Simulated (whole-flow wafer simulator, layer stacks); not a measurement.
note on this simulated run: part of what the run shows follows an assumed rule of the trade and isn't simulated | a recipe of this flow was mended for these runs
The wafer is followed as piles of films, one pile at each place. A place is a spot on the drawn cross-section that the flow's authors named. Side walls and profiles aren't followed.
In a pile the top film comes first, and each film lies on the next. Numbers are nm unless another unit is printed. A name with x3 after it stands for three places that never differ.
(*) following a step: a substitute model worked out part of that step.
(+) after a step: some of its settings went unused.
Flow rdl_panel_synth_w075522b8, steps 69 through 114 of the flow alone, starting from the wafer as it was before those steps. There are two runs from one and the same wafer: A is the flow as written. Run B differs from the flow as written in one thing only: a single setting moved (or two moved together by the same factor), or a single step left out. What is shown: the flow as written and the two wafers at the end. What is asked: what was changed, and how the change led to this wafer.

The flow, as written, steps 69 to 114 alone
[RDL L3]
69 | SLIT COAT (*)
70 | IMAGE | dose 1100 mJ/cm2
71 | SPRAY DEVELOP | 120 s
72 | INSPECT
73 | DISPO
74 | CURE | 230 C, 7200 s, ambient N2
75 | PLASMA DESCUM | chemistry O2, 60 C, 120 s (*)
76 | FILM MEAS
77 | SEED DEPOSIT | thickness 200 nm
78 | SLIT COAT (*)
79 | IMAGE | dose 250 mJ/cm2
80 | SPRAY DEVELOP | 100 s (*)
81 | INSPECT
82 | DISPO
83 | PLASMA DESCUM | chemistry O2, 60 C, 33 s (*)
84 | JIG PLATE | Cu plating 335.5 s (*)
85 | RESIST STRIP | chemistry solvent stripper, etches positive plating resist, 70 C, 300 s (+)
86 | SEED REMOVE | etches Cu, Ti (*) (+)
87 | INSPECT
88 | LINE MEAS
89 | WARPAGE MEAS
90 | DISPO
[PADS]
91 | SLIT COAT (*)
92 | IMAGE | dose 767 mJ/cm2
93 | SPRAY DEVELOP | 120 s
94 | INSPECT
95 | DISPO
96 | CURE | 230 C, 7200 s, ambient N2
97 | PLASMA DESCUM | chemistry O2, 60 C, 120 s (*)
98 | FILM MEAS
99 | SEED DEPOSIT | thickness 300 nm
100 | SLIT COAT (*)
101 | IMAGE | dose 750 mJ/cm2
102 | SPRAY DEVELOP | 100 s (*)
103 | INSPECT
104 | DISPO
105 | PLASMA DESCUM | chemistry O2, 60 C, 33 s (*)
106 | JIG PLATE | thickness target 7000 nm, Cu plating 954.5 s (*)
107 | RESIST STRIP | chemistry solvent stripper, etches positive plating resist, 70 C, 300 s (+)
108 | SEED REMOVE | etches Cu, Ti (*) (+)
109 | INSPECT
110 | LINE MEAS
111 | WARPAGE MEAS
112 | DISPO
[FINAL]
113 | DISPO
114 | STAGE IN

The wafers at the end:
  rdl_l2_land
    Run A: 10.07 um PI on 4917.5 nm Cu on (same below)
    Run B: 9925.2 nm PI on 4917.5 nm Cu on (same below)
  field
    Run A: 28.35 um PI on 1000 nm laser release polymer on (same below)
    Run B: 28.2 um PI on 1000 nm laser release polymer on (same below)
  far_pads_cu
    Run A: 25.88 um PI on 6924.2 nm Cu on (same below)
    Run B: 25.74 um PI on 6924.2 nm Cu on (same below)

The reason: step 84, JIG PLATE: Cu plating 281.8 s was run, whereas the flow has Cu plating 335.5 s.

Step by step, how the change led to this:
  84 | JIG PLATE | Cu plating 335.5 s (*)
      rdl_l3_cu, rdl_l3_land, rdl_l3_via, pads_land, pads_via: A +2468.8 Cu | B +2073.7 Cu
  91 | SLIT COAT (*)
      field: A +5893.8 PI | B +5746.5 PI
      far_pads_cu: A +5838.2 PI | B +5691.3 PI
      (and at 15 other places as well)
  100 | SLIT COAT (*)
      rdl_l3_cu: A +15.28 um ILINE-POS-THICK-GRADE-A (new film) | B +15.16 um ILINE-POS-THICK-GRADE-A (new film)
      rdl_l3_space: A +15.31 um ILINE-POS-THICK-GRADE-A (new film) | B +15.19 um ILINE-POS-THICK-GRADE-A (new film)
      (and at 7 other places as well)
  102 | SPRAY DEVELOP | 100 s (*)
      pads_cu: A -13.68 um ILINE-POS-THICK-GRADE-A (all of it) | B -13.66 um ILINE-POS-THICK-GRADE-A (all of it)
      pads_land: A -13.11 um ILINE-POS-THICK-GRADE-A (all of it) | B -13.14 um ILINE-POS-THICK-GRADE-A (all of it)
      (and at 1 other place as well)
  107 | RESIST STRIP | chemistry solvent stripper, etches positive plating resist, 70 C, 300 s (+)
      rdl_l1_via: A -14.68 um ILINE-POS-THICK-GRADE-A (all of it) | B -14.67 um ILINE-POS-THICK-GRADE-A (all of it)
      rdl_l3_cu: A -15.25 um ILINE-POS-THICK-GRADE-A (all of it) | B -15.13 um ILINE-POS-THICK-GRADE-A (all of it)
      (and at 5 other places as well)
